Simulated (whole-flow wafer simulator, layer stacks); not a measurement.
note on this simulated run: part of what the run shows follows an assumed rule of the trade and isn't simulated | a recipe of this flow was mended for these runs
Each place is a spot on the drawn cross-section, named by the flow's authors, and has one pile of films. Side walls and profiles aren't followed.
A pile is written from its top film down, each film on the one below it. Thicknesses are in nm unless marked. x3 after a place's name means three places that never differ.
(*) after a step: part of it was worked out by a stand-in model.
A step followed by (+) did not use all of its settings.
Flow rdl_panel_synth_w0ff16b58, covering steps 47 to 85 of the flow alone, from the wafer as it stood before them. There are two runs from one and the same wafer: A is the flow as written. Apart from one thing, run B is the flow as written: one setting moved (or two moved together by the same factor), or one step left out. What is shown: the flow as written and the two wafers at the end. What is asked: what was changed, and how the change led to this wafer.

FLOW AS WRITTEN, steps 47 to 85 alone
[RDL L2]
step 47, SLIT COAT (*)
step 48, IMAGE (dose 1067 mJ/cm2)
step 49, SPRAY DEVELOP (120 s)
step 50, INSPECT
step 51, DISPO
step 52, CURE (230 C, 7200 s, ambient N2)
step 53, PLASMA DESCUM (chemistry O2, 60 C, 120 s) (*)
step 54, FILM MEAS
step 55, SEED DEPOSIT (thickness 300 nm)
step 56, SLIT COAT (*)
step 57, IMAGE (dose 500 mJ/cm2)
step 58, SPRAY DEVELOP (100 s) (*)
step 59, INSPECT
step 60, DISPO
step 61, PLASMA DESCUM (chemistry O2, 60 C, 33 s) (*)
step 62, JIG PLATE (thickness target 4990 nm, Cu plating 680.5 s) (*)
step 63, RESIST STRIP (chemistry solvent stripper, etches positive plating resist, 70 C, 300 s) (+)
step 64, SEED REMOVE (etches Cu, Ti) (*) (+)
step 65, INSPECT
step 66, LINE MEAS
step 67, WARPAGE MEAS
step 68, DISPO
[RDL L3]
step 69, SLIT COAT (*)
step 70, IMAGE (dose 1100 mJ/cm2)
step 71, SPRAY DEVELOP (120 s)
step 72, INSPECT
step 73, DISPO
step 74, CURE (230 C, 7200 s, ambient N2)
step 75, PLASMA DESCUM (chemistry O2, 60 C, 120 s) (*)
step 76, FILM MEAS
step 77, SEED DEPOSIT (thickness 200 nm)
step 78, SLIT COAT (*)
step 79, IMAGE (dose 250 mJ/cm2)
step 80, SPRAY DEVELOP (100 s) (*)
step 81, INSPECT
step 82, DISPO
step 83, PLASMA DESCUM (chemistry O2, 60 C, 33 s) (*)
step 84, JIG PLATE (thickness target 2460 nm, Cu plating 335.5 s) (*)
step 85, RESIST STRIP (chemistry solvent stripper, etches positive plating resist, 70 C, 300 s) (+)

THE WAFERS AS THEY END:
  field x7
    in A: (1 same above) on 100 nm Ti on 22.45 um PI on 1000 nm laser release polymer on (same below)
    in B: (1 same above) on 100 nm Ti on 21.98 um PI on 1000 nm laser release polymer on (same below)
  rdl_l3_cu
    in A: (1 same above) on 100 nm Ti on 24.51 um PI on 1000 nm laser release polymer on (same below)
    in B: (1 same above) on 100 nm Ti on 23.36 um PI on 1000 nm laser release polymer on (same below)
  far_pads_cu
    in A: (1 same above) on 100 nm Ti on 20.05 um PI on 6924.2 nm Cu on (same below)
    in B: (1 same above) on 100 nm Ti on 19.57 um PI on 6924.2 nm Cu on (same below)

Cause: step 62, JIG PLATE: Cu plating 470.2 s was run, while the flow as written has Cu plating 680.5 s.

The path from the change to this, step by step:
  step 62, JIG PLATE (thickness target 4990 nm, Cu plating 680.5 s) (*)
      rdl_l2_cu, rdl_l2_land, rdl_l2_via, rdl_l2_rim, rdl_l3_land, rdl_l3_via: A +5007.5 Cu | B +3460 Cu
  step 69, SLIT COAT (*)
      rdl_l2_space: A +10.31 um PI | B +9084.5 PI
      field x7, rdl_l4_land x2: A +7936.4 PI | B +7459.6 PI
      (as well as at 12 more places)
  step 78, SLIT COAT (*)
      rdl_l3_cu, rdl_l3_space: A +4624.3 ILINE-POS-THICK-GRADE-A (new film) | B +4516.5 ILINE-POS-THICK-GRADE-A (new film)
      rdl_l2_cu: A +5163.2 ILINE-POS-THICK-GRADE-A (new film) | B +5056.9 ILINE-POS-THICK-GRADE-A (new film)
      (as well as at 5 more places)
  step 80, SPRAY DEVELOP (100 s) (*)
      rdl_l3_cu: A -4624.3 ILINE-POS-THICK-GRADE-A (all of it) | B -4516.5 ILINE-POS-THICK-GRADE-A (all of it)
      rdl_l3_land: A -2880.1 ILINE-POS-THICK-GRADE-A (all of it) | B -2980.3 ILINE-POS-THICK-GRADE-A (all of it)
  step 85, RESIST STRIP (chemistry solvent stripper, etches positive plating resist, 70 C, 300 s) (+)
      rdl_l2_cu: A -5133.5 ILINE-POS-THICK-GRADE-A (all of it) | B -5027.2 ILINE-POS-THICK-GRADE-A (all of it)
      rdl_l2_space: A -5505.7 ILINE-POS-THICK-GRADE-A (all of it) | B -5286 ILINE-POS-THICK-GRADE-A (all of it)
      (as well as at 4 more places)
